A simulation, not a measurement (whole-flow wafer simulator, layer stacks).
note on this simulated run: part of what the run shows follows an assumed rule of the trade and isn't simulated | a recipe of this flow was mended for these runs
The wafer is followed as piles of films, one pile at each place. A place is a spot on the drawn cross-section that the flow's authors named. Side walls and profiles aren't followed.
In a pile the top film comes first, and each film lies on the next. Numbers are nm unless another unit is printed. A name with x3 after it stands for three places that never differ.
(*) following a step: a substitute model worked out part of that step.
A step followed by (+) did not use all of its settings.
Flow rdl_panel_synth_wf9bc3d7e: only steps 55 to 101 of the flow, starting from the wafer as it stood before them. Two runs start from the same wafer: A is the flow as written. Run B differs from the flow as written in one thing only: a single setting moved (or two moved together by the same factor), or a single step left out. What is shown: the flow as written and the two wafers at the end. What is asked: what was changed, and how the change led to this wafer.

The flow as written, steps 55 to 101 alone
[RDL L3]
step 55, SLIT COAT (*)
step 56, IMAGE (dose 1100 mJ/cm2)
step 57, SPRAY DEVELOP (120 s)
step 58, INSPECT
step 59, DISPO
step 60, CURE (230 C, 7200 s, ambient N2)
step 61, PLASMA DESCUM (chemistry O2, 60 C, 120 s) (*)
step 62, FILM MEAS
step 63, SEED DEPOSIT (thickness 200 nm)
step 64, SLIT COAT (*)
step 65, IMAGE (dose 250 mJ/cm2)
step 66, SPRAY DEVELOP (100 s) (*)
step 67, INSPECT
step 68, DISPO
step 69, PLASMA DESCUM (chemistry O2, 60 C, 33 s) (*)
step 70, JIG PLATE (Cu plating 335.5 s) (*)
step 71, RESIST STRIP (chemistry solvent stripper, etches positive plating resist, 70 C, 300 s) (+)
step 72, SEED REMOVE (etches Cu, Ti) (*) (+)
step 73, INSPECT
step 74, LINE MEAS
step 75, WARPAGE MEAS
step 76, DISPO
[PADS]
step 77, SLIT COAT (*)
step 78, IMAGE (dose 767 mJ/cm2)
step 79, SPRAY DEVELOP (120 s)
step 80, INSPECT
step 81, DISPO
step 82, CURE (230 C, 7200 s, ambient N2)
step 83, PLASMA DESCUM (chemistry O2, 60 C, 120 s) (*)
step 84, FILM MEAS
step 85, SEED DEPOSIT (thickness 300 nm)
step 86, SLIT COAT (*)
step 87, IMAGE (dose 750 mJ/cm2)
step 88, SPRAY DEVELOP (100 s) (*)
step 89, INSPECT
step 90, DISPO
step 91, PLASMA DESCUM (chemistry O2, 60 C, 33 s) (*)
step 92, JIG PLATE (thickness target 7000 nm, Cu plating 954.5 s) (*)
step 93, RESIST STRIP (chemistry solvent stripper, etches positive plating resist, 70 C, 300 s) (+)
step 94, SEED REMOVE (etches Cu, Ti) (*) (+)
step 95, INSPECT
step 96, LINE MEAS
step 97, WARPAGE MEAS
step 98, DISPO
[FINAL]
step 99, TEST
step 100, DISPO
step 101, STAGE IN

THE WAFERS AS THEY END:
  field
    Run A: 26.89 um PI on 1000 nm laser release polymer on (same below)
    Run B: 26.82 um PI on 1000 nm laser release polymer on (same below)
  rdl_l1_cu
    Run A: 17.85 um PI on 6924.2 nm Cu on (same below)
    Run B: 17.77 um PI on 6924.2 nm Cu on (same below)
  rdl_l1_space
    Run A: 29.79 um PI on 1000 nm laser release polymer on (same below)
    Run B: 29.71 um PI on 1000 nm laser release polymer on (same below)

Cause: step 70, JIG PLATE: Cu plating 308.7 s was run, while the flow as written has Cu plating 335.5 s.

Step by step, how the change led to this:
  step 70, JIG PLATE (Cu plating 335.5 s) (*)
      rdl_l3_cu, rdl_l3_land, rdl_l3_via, pads_land, pads_via: A +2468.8 Cu | B +2271.6 Cu
  step 77, SLIT COAT (*)
      rdl_l3_space: A +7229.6 PI | B +7022.1 PI
      rdl_l2_rim: A +6596.5 PI | B +6357.3 PI
      (also at 3 further places)
  step 86, SLIT COAT (*)
      rdl_l3_cu: A +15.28 um ILINE-POS-THICK-GRADE-A (new film) | B +15.22 um ILINE-POS-THICK-GRADE-A (new film)
      rdl_l3_space: A +15.31 um ILINE-POS-THICK-GRADE-A (new film) | B +15.25 um ILINE-POS-THICK-GRADE-A (new film)
      (also at 7 further places)
  step 88, SPRAY DEVELOP (100 s) (*)
      pads_cu: A -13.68 um ILINE-POS-THICK-GRADE-A (all of it) | B -13.67 um ILINE-POS-THICK-GRADE-A (all of it)
      pads_land: A -13.11 um ILINE-POS-THICK-GRADE-A (all of it) | B -13.13 um ILINE-POS-THICK-GRADE-A (all of it)
      (also at 1 further place)
  step 92, JIG PLATE (thickness target 7000 nm, Cu plating 954.5 s) (*)
      pads_via: A +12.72 um Au/Ni/Cu (new film) | B +12.74 um Au/Ni/Cu (new film)
  step 93, RESIST STRIP (chemistry solvent stripper, etches positive plating resist, 70 C, 300 s) (+)
      rdl_l3_cu: A -15.25 um ILINE-POS-THICK-GRADE-A (all of it) | B -15.19 um ILINE-POS-THICK-GRADE-A (all of it)
      rdl_l3_space: A -15.28 um ILINE-POS-THICK-GRADE-A (all of it) | B -15.22 um ILINE-POS-THICK-GRADE-A (all of it)
      (also at 4 further places)
